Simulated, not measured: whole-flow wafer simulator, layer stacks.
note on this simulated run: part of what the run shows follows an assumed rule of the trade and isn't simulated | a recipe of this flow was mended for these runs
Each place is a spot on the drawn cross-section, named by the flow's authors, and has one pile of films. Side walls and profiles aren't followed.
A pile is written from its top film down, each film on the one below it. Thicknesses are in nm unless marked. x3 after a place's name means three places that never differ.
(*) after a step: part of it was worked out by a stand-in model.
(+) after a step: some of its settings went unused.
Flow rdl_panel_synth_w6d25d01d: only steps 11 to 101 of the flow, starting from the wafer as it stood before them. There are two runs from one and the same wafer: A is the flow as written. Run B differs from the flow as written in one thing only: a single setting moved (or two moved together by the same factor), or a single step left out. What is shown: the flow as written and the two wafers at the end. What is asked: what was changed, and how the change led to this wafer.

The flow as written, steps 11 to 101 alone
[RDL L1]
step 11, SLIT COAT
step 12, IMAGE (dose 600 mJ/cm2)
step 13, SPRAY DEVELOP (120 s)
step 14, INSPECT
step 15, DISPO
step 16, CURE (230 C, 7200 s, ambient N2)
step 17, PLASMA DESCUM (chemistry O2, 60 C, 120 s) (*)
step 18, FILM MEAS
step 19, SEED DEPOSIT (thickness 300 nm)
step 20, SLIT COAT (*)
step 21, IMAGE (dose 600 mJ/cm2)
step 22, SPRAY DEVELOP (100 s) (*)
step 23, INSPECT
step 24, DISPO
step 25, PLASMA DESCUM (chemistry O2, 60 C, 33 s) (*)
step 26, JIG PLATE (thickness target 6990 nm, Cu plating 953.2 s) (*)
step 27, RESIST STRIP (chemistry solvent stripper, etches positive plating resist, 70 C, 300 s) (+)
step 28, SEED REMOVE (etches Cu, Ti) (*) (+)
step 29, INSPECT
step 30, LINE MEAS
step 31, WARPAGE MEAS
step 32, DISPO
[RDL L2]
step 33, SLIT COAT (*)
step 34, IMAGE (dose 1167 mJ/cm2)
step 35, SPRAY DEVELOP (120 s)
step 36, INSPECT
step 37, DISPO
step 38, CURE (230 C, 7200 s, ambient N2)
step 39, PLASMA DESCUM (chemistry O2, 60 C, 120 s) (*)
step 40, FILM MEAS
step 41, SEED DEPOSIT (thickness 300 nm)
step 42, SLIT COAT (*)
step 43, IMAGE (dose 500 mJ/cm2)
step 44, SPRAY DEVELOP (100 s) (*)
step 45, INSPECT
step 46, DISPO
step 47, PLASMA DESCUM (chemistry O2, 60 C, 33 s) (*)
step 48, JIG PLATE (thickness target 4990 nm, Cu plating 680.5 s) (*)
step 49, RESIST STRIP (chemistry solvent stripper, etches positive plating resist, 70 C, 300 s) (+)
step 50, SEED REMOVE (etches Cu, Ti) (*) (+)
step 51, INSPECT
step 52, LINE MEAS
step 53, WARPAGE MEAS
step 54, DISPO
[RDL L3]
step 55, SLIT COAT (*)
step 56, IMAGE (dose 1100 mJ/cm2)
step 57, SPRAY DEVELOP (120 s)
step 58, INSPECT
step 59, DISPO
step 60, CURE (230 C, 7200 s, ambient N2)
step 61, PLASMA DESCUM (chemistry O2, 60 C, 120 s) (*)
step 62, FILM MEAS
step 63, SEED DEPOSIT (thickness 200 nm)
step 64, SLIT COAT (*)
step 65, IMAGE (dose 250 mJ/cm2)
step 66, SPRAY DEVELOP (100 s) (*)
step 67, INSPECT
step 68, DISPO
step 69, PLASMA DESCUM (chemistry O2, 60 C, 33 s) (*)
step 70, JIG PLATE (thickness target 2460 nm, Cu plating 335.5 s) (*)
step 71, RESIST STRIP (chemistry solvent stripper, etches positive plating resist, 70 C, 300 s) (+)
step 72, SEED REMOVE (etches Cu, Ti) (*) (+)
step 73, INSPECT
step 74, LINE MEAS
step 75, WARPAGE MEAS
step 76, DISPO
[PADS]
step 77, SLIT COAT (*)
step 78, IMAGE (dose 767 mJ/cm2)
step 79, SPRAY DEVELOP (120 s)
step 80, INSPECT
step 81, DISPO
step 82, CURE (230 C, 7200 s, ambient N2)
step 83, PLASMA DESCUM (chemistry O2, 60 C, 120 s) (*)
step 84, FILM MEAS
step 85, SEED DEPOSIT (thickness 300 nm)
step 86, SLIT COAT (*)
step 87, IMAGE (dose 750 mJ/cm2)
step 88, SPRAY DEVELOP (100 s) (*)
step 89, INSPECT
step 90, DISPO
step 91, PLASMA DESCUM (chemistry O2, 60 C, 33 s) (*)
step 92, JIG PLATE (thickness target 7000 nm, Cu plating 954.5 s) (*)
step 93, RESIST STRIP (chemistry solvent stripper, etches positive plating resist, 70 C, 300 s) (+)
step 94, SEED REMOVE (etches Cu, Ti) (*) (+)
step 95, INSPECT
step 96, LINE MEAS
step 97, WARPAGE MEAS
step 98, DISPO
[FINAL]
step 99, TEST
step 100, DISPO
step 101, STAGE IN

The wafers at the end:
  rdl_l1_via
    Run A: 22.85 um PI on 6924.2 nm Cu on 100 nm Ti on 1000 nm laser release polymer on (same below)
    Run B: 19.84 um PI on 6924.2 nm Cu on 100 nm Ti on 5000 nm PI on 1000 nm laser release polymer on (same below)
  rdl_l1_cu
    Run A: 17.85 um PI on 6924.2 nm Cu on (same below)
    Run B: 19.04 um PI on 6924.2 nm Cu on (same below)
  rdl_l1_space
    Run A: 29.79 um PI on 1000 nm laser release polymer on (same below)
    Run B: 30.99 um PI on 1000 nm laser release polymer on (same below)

The reason: step 13, SPRAY DEVELOP: 120 s, was not run.

Step by step, how the change led to this:
  step 20, SLIT COAT (*)
      rdl_l1_cu: A ILINE-POS-THICK-GRADE-A gains 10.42 um (new film) | B ILINE-POS-THICK-GRADE-A gains 12 um (new film)
      rdl_l1_space: A ILINE-POS-THICK-GRADE-A gains 10.94 um (new film) | B ILINE-POS-THICK-GRADE-A gains 12 um (new film)
      (and at 1 other place as well)
  step 22, SPRAY DEVELOP (100 s) (*)
      rdl_l1_cu: A ILINE-POS-THICK-GRADE-A loses 10.42 um (all of it) | B ILINE-POS-THICK-GRADE-A loses 12 um (all of it)
      rdl_l1_via: A ILINE-POS-THICK-GRADE-A loses 13.83 um (all of it) | B ILINE-POS-THICK-GRADE-A loses 12 um (all of it)
  step 27, RESIST STRIP (chemistry solvent stripper, etches positive plating resist, 70 C, 300 s) (+)
      rdl_l1_space: A ILINE-POS-THICK-GRADE-A loses 10.91 um (all of it) | B ILINE-POS-THICK-GRADE-A loses 11.97 um (all of it)
  step 33, SLIT COAT (*)
      rdl_l1_cu: A PI gains 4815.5 (new film) | B PI gains 5406.8 (new film)
      rdl_l1_space: A PI gains 10.38 um | B PI gains 10.99 um
      (and at 1 other place as well)
  step 42, SLIT COAT (*)
      rdl_l1_via: A ILINE-POS-THICK-GRADE-A gains 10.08 um (new film) | B ILINE-POS-THICK-GRADE-A gains 9151.1 (new film)
      rdl_l1_cu: A ILINE-POS-THICK-GRADE-A gains 9269.6 (new film) | B ILINE-POS-THICK-GRADE-A gains 9750.6 (new film)
      (and at 1 other place as well)
  step 49, RESIST STRIP (chemistry solvent stripper, etches positive plating resist, 70 C, 300 s) (+)
      rdl_l1_via: A ILINE-POS-THICK-GRADE-A loses 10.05 um (all of it) | B ILINE-POS-THICK-GRADE-A loses 9121.4 (all of it)
      rdl_l1_cu: A ILINE-POS-THICK-GRADE-A loses 9239.9 (all of it) | B ILINE-POS-THICK-GRADE-A loses 9720.9 (all of it)
      (and at 1 other place as well)
  step 55, SLIT COAT (*)
      rdl_l1_cu: A PI gains 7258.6 | B PI gains 7654.9
      rdl_l1_space: A PI gains 8409.5 | B PI gains 8803.7
      (and at 1 other place as well)
  step 64, SLIT COAT (*)
      rdl_l1_cu: A ILINE-POS-THICK-GRADE-A gains 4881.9 (new film) | B ILINE-POS-THICK-GRADE-A gains 5125.2 (new film)
      rdl_l1_space: A ILINE-POS-THICK-GRADE-A gains 5109.9 (new film) | B ILINE-POS-THICK-GRADE-A gains 5345.3 (new film)
      (and at 1 other place as well)
  step 71, RESIST STRIP (chemistry solvent stripper, etches positive plating resist, 70 C, 300 s) (+)
      rdl_l1_cu: A ILINE-POS-THICK-GRADE-A loses 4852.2 (all of it) | B ILINE-POS-THICK-GRADE-A loses 5095.5 (all of it)
      rdl_l1_space: A ILINE-POS-THICK-GRADE-A loses 5080.2 (all of it) | B ILINE-POS-THICK-GRADE-A loses 5315.6 (all of it)
      (and at 1 other place as well)
  step 77, SLIT COAT (*)
      rdl_l1_cu: A PI gains 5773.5 | B PI gains 5974.4
      rdl_l1_space: A PI gains 5996.6 | B PI gains 6191.3
      (and at 1 other place as well)
  step 86, SLIT COAT (*)
      rdl_l1_cu: A ILINE-POS-THICK-GRADE-A gains 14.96 um (new film) | B ILINE-POS-THICK-GRADE-A gains 15.13 um (new film)
      rdl_l1_space: A ILINE-POS-THICK-GRADE-A gains 15.05 um (new film) | B ILINE-POS-THICK-GRADE-A gains 15.2 um (new film)
      (and at 1 other place as well)
  step 93, RESIST STRIP (chemistry solvent stripper, etches positive plating resist, 70 C, 300 s) (+)
      rdl_l1_cu: A ILINE-POS-THICK-GRADE-A loses 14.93 um (all of it) | B ILINE-POS-THICK-GRADE-A loses 15.1 um (all of it)
      rdl_l1_space: A ILINE-POS-THICK-GRADE-A loses 15.02 um (all of it) | B ILINE-POS-THICK-GRADE-A loses 15.17 um (all of it)
      (and at 1 other place as well)
